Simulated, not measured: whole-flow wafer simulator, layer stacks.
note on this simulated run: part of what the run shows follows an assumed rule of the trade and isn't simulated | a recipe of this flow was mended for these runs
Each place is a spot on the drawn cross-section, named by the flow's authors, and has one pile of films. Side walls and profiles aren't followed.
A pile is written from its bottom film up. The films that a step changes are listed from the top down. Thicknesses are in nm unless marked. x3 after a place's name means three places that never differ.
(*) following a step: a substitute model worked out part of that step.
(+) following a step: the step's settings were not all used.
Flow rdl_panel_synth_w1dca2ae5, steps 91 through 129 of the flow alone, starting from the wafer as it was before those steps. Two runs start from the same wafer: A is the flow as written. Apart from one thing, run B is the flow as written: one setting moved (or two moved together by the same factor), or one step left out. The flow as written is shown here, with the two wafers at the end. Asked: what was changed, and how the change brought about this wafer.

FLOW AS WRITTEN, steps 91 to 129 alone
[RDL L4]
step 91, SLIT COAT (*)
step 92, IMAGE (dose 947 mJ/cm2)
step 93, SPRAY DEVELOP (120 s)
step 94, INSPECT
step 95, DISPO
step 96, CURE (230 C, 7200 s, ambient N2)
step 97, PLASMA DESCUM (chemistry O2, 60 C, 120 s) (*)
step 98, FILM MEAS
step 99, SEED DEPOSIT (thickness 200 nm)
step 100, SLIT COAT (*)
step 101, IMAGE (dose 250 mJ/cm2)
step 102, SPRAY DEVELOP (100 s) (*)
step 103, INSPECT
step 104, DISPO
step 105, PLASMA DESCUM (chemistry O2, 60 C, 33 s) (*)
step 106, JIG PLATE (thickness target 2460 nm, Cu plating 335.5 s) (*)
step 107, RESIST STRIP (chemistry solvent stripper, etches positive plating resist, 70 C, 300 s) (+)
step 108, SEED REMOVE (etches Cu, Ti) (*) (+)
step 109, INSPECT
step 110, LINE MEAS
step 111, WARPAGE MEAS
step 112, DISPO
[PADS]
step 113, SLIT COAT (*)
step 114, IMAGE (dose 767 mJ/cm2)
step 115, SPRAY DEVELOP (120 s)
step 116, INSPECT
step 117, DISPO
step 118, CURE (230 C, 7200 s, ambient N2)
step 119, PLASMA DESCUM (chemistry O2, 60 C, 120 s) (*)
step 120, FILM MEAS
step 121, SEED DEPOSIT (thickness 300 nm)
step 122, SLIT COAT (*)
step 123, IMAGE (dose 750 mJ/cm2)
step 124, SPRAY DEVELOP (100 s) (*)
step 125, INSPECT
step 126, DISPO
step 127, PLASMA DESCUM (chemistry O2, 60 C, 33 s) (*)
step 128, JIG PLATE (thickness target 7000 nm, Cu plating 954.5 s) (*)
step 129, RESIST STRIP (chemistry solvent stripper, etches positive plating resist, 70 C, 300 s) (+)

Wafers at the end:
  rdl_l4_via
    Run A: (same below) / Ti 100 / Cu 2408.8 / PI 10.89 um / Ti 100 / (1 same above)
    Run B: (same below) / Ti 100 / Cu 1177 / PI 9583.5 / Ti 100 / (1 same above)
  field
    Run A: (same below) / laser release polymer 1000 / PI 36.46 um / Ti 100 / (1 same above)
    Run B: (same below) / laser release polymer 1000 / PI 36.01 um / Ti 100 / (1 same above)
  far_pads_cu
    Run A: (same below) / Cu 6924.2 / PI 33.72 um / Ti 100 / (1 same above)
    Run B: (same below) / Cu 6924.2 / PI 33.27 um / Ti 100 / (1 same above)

What caused this: step 106, JIG PLATE: Cu plating 168.1 s was run, whereas the flow has Cu plating 335.5 s.

How this came from the change, step by step:
  step 106, JIG PLATE (thickness target 2460 nm, Cu plating 335.5 s) (*)
      rdl_l4_cu, rdl_l4_land, rdl_l4_via, pads_land, pads_via: A Cu gains 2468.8 | B Cu gains 1237
  step 113, SLIT COAT (*)
      rdl_l4_via: A PI gains 10.89 um (new film) | B PI gains 9583.5 (new film)
      field: A PI gains 5893.8 | B PI gains 5442.8
      (as well as at 21 more places)
  step 122, SLIT COAT (*)
      rdl_l2_cu, rdl_l2_space: A ILINE-POS-THICK-GRADE-A gains 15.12 um (new film) | B ILINE-POS-THICK-GRADE-A gains 15.13 um (new film)
      rdl_l1_space: A ILINE-POS-THICK-GRADE-A gains 15.17 um (new film) | B ILINE-POS-THICK-GRADE-A gains 15.18 um (new film)
      (as well as at 12 more places)
  step 124, SPRAY DEVELOP (100 s) (*)
      pads_cu: A ILINE-POS-THICK-GRADE-A loses 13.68 um (all of it) | B ILINE-POS-THICK-GRADE-A loses 13.62 um (all of it)
      pads_land: A ILINE-POS-THICK-GRADE-A loses 13.11 um (all of it) | B ILINE-POS-THICK-GRADE-A loses 13.22 um (all of it)
      (as well as at 1 more place)
  step 128, JIG PLATE (thickness target 7000 nm, Cu plating 954.5 s) (*)
      pads_via: A Au/Ni/Cu gains 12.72 um (new film) | B Au/Ni/Cu gains 12.88 um (new film)
  step 129, RESIST STRIP (chemistry solvent stripper, etches positive plating resist, 70 C, 300 s) (+)
      rdl_l2_cu, rdl_l2_space: A ILINE-POS-THICK-GRADE-A loses 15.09 um (all of it) | B ILINE-POS-THICK-GRADE-A loses 15.1 um (all of it)
      rdl_l1_space: A ILINE-POS-THICK-GRADE-A loses 15.14 um (all of it) | B ILINE-POS-THICK-GRADE-A loses 15.15 um (all of it)
      (as well as at 10 more places)
